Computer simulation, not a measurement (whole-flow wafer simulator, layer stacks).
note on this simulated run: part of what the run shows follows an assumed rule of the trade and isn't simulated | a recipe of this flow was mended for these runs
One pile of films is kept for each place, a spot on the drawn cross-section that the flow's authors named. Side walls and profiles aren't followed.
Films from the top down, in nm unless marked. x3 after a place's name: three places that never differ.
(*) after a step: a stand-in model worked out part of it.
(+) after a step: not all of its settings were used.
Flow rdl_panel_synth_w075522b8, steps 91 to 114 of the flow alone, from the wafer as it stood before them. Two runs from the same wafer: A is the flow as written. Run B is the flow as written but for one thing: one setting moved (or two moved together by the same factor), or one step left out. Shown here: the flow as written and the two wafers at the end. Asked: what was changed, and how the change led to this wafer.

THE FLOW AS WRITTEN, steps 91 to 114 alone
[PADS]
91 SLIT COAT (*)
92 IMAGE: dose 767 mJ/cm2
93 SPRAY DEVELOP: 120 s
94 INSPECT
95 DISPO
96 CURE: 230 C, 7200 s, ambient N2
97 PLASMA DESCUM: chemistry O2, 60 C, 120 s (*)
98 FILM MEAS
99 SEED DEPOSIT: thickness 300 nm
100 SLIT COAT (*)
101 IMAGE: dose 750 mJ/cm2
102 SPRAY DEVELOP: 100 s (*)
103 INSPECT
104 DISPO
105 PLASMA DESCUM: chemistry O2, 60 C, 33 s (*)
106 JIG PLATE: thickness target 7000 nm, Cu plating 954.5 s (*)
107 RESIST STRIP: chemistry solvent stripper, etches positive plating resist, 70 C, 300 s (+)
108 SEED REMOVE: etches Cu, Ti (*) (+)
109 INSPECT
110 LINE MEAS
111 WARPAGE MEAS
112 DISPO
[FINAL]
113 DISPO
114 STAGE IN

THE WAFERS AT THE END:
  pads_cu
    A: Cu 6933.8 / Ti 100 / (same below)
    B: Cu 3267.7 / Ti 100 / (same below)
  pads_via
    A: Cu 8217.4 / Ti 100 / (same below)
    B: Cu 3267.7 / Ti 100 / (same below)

The cause: step 106, JIG PLATE: Cu plating 456.3 s was run, where the flow has Cu plating 954.5 s.

How the change led to this, step by step:
  106 JIG PLATE: thickness target 7000 nm, Cu plating 954.5 s (*)
      pads_cu, pads_land: A Cu +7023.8 | B Cu +3357.7
      pads_via: A Cu +8307.4 | B Cu +3357.7
